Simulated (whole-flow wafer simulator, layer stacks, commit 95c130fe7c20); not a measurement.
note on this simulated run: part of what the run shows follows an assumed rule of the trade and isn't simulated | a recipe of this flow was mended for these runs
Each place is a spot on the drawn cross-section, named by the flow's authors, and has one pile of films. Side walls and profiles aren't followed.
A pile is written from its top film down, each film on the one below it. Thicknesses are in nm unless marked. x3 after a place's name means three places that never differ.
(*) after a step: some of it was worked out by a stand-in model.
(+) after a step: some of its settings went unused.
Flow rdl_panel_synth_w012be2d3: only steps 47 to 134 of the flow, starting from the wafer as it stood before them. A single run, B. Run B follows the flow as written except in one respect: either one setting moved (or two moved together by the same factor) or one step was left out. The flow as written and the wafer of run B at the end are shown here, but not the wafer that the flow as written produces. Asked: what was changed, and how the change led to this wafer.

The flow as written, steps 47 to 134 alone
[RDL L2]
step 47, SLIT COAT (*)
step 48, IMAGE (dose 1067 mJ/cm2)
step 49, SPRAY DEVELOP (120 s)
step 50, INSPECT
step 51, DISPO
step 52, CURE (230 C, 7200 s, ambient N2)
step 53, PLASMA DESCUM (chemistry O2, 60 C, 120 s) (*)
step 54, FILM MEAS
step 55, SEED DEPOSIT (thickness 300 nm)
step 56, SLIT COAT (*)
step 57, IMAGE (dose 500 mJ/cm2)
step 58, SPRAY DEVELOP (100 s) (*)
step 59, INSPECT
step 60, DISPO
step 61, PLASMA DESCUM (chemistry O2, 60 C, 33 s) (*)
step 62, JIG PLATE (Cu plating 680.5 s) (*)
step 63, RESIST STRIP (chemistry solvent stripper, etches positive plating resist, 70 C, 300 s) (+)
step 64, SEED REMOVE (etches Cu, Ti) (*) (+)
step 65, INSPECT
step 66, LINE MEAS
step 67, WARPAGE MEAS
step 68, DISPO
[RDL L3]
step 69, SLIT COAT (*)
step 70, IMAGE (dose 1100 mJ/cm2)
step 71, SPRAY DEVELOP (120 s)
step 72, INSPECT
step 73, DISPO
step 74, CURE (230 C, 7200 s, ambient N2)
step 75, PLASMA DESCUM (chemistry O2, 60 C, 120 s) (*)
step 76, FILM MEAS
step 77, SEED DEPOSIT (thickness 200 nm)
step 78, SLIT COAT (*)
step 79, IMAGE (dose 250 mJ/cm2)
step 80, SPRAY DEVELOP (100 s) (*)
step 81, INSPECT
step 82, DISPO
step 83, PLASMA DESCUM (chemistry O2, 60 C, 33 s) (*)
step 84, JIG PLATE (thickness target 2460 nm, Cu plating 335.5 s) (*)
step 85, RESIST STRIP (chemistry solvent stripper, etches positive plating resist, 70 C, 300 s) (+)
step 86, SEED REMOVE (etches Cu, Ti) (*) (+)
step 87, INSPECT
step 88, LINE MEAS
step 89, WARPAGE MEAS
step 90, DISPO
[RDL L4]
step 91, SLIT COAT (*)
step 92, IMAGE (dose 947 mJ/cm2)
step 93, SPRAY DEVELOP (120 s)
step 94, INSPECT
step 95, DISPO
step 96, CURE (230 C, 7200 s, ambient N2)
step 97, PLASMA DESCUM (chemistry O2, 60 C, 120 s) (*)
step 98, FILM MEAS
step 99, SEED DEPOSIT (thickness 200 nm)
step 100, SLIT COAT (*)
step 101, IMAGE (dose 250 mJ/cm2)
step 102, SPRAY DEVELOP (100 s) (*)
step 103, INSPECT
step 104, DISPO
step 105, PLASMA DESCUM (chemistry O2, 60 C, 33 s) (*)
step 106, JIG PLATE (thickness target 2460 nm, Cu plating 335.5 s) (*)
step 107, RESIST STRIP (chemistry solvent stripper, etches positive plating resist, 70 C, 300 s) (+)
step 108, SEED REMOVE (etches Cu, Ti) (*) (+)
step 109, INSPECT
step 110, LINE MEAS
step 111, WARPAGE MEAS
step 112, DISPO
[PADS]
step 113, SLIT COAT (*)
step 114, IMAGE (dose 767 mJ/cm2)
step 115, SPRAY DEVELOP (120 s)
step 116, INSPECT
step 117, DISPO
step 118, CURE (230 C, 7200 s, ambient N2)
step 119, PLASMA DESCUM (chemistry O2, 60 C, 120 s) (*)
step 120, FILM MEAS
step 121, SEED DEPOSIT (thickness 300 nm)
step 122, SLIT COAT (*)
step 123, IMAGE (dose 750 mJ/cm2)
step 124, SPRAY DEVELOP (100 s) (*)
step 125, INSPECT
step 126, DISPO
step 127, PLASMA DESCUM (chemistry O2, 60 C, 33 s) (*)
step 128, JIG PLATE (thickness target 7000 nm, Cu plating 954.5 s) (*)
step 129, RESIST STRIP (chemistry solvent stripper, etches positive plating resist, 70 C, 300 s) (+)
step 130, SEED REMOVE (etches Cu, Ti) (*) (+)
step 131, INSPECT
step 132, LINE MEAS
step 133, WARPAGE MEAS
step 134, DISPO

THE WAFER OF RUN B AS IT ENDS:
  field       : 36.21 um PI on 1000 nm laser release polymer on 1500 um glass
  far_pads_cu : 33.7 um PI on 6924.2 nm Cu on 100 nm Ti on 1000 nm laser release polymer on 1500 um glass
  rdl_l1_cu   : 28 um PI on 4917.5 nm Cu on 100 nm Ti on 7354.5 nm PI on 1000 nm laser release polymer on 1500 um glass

The reason: step 62, JIG PLATE: Cu plating 571.6 s was run, while the flow as written has Cu plating 680.5 s.

The path from the change to this, step by step:
  step 62, JIG PLATE (Cu plating 680.5 s) (*)
      rdl_l2_cu, rdl_l2_land, rdl_l2_via, rdl_l2_rim, rdl_l3_land, rdl_l3_via: Cu gains 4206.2 (as written it would have been: Cu gains 5007.5)
  step 69, SLIT COAT (*)
      rdl_l2_space: PI gains 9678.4 (as written it would have been: PI gains 10.31 um)
      field, rdl_l4_cu, rdl_l4_space and 6 more: PI gains 7685.3 (as written it would have been: PI gains 7936.4)
      (and at 10 other places as well)
  step 78, SLIT COAT (*)
      rdl_l2_space: ILINE-POS-THICK-GRADE-A gains 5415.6 (new film) (as written it would have been: ILINE-POS-THICK-GRADE-A gains 5535.4 (new film))
      rdl_l1_rim: ILINE-POS-THICK-GRADE-A gains 4984.8 (new film) (as written it would have been: ILINE-POS-THICK-GRADE-A gains 5099.6 (new film))
      (and at 1 other place as well)
  step 85, RESIST STRIP (chemistry solvent stripper, etches positive plating resist, 70 C, 300 s) (+)
      rdl_l2_space: ILINE-POS-THICK-GRADE-A loses 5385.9 (all of it) (as written it would have been: ILINE-POS-THICK-GRADE-A loses 5505.7 (all of it))
      rdl_l1_rim: ILINE-POS-THICK-GRADE-A loses 4955.1 (all of it) (as written it would have been: ILINE-POS-THICK-GRADE-A loses 5069.9 (all of it))
      (and at 1 other place as well)
  step 91, SLIT COAT (*)
      far_pads_cu: PI gains 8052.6 (as written it would have been: PI gains 7829.7)
      rdl_l1_cu: PI gains 8323.1 (as written it would have been: PI gains 8062.8)
      (and at 5 other places as well)
  step 100, SLIT COAT (*)
      rdl_l1_cu: ILINE-POS-THICK-GRADE-A gains 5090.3 (new film) (as written it would have been: ILINE-POS-THICK-GRADE-A gains 5202.8 (new film))
      rdl_l1_space: ILINE-POS-THICK-GRADE-A gains 5094.4 (new film) (as written it would have been: ILINE-POS-THICK-GRADE-A gains 5250.1 (new film))
      (and at 1 other place as well)
  step 107, RESIST STRIP (chemistry solvent stripper, etches positive plating resist, 70 C, 300 s) (+)
      rdl_l1_cu: ILINE-POS-THICK-GRADE-A loses 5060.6 (all of it) (as written it would have been: ILINE-POS-THICK-GRADE-A loses 5173.1 (all of it))
      rdl_l1_space: ILINE-POS-THICK-GRADE-A loses 5064.7 (all of it) (as written it would have been: ILINE-POS-THICK-GRADE-A loses 5220.4 (all of it))
      (and at 1 other place as well)
  step 122, SLIT COAT (*)
      rdl_l2_cu, rdl_l2_space: ILINE-POS-THICK-GRADE-A gains 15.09 um (new film) (as written it would have been: ILINE-POS-THICK-GRADE-A gains 15.12 um (new film))
      rdl_l1_cu: ILINE-POS-THICK-GRADE-A gains 15.15 um (new film) (as written it would have been: ILINE-POS-THICK-GRADE-A gains 15.16 um (new film))
      (and at 9 other places as well)
  step 129, RESIST STRIP (chemistry solvent stripper, etches positive plating resist, 70 C, 300 s) (+)
      rdl_l2_cu, rdl_l2_space: ILINE-POS-THICK-GRADE-A loses 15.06 um (all of it) (as written it would have been: ILINE-POS-THICK-GRADE-A loses 15.09 um (all of it))
      far_pads_cu: ILINE-POS-THICK-GRADE-A loses 14.94 um (all of it) (as written it would have been: ILINE-POS-THICK-GRADE-A loses 14.93 um (all of it))
      (and at 11 other places as well)
